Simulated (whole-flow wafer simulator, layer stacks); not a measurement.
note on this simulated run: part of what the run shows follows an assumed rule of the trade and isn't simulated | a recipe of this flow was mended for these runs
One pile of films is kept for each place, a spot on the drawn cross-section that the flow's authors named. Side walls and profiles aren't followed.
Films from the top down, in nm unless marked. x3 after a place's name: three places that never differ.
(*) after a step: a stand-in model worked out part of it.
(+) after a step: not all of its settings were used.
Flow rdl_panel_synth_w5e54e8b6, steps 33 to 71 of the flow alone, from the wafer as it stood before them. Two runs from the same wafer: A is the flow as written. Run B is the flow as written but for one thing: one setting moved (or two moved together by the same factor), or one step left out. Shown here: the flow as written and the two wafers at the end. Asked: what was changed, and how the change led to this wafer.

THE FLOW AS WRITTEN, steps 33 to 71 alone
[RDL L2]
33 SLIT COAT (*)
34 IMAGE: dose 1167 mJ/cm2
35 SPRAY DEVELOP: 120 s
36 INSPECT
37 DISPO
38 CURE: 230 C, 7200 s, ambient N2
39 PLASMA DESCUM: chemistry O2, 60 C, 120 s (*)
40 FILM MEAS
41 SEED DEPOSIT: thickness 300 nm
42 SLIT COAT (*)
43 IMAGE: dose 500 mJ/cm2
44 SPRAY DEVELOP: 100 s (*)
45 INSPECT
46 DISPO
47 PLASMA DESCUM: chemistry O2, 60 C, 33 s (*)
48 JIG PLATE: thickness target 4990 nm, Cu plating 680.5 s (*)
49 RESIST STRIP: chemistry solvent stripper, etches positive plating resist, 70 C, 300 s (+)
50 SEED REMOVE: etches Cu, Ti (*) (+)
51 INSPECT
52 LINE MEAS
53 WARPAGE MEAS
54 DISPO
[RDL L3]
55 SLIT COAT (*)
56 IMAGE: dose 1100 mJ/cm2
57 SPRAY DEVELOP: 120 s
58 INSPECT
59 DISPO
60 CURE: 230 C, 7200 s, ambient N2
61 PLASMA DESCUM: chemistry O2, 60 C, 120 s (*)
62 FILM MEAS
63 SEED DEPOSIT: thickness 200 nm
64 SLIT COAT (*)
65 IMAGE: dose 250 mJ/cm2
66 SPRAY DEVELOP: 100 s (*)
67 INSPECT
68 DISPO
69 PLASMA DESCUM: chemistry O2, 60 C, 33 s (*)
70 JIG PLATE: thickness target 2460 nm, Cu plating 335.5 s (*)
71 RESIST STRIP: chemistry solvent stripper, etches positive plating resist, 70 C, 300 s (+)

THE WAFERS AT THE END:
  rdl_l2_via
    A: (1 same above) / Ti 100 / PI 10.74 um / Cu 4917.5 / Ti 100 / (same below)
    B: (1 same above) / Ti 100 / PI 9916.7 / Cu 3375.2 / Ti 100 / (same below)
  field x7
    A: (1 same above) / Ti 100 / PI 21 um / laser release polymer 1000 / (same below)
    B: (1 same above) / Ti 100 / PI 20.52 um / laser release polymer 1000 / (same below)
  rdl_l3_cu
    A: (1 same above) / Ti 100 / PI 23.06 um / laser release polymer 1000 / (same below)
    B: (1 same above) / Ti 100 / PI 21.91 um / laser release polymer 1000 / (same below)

The cause: step 48, JIG PLATE: Cu plating 470.9 s was run, where the flow has Cu plating 680.5 s.

How the change led to this, step by step:
  48 JIG PLATE: thickness target 4990 nm, Cu plating 680.5 s (*)
      rdl_l2_cu, rdl_l2_land, rdl_l2_via, rdl_l2_rim, rdl_l3_land, rdl_l3_via: A Cu +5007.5 | B Cu +3465.2
  55 SLIT COAT (*)
      rdl_l2_space: A PI +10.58 um | B PI +9330.6
      rdl_l2_via: A PI +10.74 um (new film) | B PI +9916.7 (new film)
      (and at 18 more places)
  64 SLIT COAT (*)
      rdl_l3_cu, rdl_l3_space: A ILINE-POS-THICK-GRADE-A +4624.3 (new film) | B ILINE-POS-THICK-GRADE-A +4516.9 (new film)
      rdl_l2_cu: A ILINE-POS-THICK-GRADE-A +5291.3 (new film) | B ILINE-POS-THICK-GRADE-A +5179.2 (new film)
      (and at 5 more places)
  66 SPRAY DEVELOP: 100 s (*)
      rdl_l3_cu: A ILINE-POS-THICK-GRADE-A -4624.3 (all of it) | B ILINE-POS-THICK-GRADE-A -4516.9 (all of it)
      rdl_l3_land: A ILINE-POS-THICK-GRADE-A -2880.1 (all of it) | B ILINE-POS-THICK-GRADE-A -2979.9 (all of it)
  71 RESIST STRIP: chemistry solvent stripper, etches positive plating resist, 70 C, 300 s (+)
      rdl_l2_cu: A ILINE-POS-THICK-GRADE-A -5261.6 (all of it) | B ILINE-POS-THICK-GRADE-A -5149.5 (all of it)
      rdl_l2_space: A ILINE-POS-THICK-GRADE-A -5594.9 (all of it) | B ILINE-POS-THICK-GRADE-A -5392.5 (all of it)
      (and at 4 more places)
